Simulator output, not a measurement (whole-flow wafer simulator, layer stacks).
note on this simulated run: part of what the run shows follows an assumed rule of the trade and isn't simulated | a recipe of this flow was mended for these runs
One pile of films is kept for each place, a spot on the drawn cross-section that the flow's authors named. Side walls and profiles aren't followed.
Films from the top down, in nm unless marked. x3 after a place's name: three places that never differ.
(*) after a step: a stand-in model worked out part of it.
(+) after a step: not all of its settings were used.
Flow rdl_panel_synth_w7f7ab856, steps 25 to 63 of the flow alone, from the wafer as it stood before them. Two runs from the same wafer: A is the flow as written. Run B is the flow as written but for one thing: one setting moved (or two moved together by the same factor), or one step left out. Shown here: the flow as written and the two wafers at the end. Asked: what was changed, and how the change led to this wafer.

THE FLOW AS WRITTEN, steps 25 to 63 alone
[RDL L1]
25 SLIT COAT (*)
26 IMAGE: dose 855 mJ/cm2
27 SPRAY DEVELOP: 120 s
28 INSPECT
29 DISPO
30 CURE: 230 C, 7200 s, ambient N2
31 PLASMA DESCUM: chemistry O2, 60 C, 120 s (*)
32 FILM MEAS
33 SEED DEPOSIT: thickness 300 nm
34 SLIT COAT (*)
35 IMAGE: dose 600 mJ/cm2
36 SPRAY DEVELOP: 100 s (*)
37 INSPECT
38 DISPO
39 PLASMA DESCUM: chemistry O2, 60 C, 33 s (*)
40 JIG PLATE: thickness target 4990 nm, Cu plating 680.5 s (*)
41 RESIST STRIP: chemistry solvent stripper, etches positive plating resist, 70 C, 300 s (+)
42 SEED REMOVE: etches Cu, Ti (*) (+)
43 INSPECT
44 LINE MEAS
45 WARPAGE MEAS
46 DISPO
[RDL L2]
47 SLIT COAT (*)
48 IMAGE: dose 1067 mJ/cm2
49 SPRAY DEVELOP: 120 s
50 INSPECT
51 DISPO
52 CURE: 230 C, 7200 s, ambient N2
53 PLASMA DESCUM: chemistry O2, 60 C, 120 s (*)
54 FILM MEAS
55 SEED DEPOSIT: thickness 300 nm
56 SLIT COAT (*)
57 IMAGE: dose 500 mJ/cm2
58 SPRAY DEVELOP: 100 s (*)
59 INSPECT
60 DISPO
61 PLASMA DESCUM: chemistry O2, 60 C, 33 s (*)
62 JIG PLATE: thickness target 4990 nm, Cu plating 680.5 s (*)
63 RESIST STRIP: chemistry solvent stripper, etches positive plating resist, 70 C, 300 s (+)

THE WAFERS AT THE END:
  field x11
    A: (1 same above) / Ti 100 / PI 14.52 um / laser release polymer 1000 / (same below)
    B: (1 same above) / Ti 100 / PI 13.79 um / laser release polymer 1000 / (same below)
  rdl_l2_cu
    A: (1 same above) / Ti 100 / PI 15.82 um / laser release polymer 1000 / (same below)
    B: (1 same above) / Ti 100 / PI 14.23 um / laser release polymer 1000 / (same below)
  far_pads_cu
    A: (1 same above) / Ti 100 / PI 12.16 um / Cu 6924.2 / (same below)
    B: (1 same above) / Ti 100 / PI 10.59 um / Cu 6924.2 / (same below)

The cause: step 40, JIG PLATE: Cu plating 234.1 s was run, where the flow has Cu plating 680.5 s.

How the change led to this, step by step:
  40 JIG PLATE: thickness target 4990 nm, Cu plating 680.5 s (*)
      rdl_l1_cu, rdl_l1_land, rdl_l1_via, rdl_l1_rim, rdl_l2_land, rdl_l2_via: A Cu +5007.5 | B Cu +1722.7
  47 SLIT COAT (*)
      field x11, rdl_l2_rim x3: A PI +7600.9 | B PI +6871.8
      rdl_l2_cu, rdl_l2_space: A PI +8899.9 | B PI +7310
      (and at 6 more places)
  56 SLIT COAT (*)
      rdl_l1_via: A ILINE-POS-THICK-GRADE-A +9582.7 (new film) | B ILINE-POS-THICK-GRADE-A +10.21 um (new film)
      far_pads_cu: A ILINE-POS-THICK-GRADE-A +9933.1 (new film) | B ILINE-POS-THICK-GRADE-A +9496.8 (new film)
      (and at 8 more places)
  58 SPRAY DEVELOP: 100 s (*)
      rdl_l2_cu: A ILINE-POS-THICK-GRADE-A -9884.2 (all of it) | B ILINE-POS-THICK-GRADE-A -9445.6 (all of it)
      rdl_l2_land: A ILINE-POS-THICK-GRADE-A -7416.3 (all of it) | B ILINE-POS-THICK-GRADE-A -7914.8 (all of it)
      (and at 1 more place)
  63 RESIST STRIP: chemistry solvent stripper, etches positive plating resist, 70 C, 300 s (+)
      rdl_l1_via: A ILINE-POS-THICK-GRADE-A -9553 (all of it) | B ILINE-POS-THICK-GRADE-A -10.18 um (all of it)
      far_pads_cu: A ILINE-POS-THICK-GRADE-A -9903.4 (all of it) | B ILINE-POS-THICK-GRADE-A -9467.1 (all of it)
      (and at 5 more places)
